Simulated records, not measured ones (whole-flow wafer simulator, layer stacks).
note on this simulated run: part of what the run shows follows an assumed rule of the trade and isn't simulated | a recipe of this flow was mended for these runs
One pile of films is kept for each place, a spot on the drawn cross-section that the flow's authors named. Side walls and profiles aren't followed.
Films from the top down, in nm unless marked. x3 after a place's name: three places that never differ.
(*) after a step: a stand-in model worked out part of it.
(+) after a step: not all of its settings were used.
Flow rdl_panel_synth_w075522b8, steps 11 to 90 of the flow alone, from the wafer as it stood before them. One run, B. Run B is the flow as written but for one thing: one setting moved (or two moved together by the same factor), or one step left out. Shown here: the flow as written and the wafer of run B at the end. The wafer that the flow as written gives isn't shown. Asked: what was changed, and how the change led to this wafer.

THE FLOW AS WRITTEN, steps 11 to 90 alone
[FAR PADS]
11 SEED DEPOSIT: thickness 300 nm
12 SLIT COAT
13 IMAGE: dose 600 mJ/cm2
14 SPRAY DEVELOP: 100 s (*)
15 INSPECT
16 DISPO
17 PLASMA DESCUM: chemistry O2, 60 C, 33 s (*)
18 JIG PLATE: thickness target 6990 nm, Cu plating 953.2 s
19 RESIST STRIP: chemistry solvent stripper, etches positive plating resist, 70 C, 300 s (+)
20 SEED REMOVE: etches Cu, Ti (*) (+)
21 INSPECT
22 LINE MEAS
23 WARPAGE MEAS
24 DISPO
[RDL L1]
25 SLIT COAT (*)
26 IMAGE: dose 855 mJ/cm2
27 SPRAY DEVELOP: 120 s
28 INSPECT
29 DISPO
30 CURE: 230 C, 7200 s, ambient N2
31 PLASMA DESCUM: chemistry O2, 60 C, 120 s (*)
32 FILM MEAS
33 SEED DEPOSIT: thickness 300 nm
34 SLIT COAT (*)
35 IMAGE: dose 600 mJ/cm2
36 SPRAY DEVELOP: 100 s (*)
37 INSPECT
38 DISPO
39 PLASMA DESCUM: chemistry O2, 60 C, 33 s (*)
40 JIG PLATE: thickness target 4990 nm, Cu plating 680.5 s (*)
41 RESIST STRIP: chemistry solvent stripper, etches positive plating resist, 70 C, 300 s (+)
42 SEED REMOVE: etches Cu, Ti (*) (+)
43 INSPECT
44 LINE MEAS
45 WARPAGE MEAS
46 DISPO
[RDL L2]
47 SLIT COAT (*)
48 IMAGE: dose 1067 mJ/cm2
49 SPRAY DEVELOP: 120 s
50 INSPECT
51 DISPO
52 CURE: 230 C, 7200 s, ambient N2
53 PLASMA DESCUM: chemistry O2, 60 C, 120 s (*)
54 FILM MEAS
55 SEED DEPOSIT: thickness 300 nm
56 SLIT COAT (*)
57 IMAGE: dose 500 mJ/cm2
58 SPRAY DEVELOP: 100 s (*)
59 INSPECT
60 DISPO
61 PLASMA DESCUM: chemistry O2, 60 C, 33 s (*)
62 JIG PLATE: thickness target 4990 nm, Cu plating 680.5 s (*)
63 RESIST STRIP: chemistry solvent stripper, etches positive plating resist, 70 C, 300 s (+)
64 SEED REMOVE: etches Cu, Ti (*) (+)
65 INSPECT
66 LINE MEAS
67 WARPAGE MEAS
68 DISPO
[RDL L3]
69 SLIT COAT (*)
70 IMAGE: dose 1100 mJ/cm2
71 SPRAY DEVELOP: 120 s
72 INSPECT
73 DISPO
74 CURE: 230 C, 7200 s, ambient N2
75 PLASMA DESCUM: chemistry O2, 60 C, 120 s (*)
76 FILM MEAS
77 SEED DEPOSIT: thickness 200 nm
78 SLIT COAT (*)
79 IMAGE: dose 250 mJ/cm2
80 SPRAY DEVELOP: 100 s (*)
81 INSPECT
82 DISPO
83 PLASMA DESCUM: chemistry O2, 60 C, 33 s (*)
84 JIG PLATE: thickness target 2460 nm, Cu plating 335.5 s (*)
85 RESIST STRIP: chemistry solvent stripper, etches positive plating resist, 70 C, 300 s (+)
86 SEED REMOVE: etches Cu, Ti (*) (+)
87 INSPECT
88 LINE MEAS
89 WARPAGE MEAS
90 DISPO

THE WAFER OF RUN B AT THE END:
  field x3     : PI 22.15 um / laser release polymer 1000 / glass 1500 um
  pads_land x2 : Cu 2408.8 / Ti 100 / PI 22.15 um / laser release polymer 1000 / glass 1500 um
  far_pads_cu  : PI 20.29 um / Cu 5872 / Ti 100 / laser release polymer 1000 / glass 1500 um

The cause: step 18, JIG PLATE: Cu plating 810.2 s was run, where the flow has Cu plating 953.2 s.

How the change led to this, step by step:
  18 JIG PLATE: thickness target 6990 nm, Cu plating 953.2 s
      far_pads_cu, rdl_l1_land, rdl_l1_via: Cu +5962 (as written it would be: Cu +7014.2)
  25 SLIT COAT (*)
      field x3, rdl_l2_cu, rdl_l2_space and 10 more: PI +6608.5 (new film) (as written it would be: PI +6915.1 (new film))
      rdl_l1_cu: PI +6981.7 (new film) (as written it would be: PI +7354.5 (new film))
      (and at 1 more place)
  34 SLIT COAT (*)
      rdl_l1_land: ILINE-POS-THICK-GRADE-A +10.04 um (new film) (as written it would be: ILINE-POS-THICK-GRADE-A +9677 (new film))
      far_pads_cu: ILINE-POS-THICK-GRADE-A +10.68 um (new film) (as written it would be: ILINE-POS-THICK-GRADE-A +10.3 um (new film))
      (and at 3 more places)
  36 SPRAY DEVELOP: 100 s (*)
      rdl_l1_land: ILINE-POS-THICK-GRADE-A -10.04 um (all of it) (as written it would be: ILINE-POS-THICK-GRADE-A -9677 (all of it))
      rdl_l1_cu: ILINE-POS-THICK-GRADE-A -12.66 um (all of it) (as written it would be: ILINE-POS-THICK-GRADE-A -12.38 um (all of it))
      (and at 1 more place)
  41 RESIST STRIP: chemistry solvent stripper, etches positive plating resist, 70 C, 300 s (+)
      far_pads_cu: ILINE-POS-THICK-GRADE-A -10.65 um (all of it) (as written it would be: ILINE-POS-THICK-GRADE-A -10.27 um (all of it))
      rdl_l1_space: ILINE-POS-THICK-GRADE-A -12.67 um (all of it) (as written it would be: ILINE-POS-THICK-GRADE-A -12.36 um (all of it))
  47 SLIT COAT (*)
      rdl_l1_cu: PI +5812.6 (new film) (as written it would be: PI +5962.6 (new film))
      rdl_l1_space: PI +9688.7 (as written it would be: PI +9924.5)
      (and at 1 more place)
  56 SLIT COAT (*)
      rdl_l1_cu: ILINE-POS-THICK-GRADE-A +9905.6 (new film) (as written it would be: ILINE-POS-THICK-GRADE-A +10.04 um (new film))
      rdl_l1_space: ILINE-POS-THICK-GRADE-A +10.95 um (new film) (as written it would be: ILINE-POS-THICK-GRADE-A +11.02 um (new film))
  63 RESIST STRIP: chemistry solvent stripper, etches positive plating resist, 70 C, 300 s (+)
      rdl_l1_cu: ILINE-POS-THICK-GRADE-A -9875.9 (all of it) (as written it would be: ILINE-POS-THICK-GRADE-A -10.01 um (all of it))
      rdl_l1_space: ILINE-POS-THICK-GRADE-A -10.92 um (all of it) (as written it would be: ILINE-POS-THICK-GRADE-A -10.99 um (all of it))
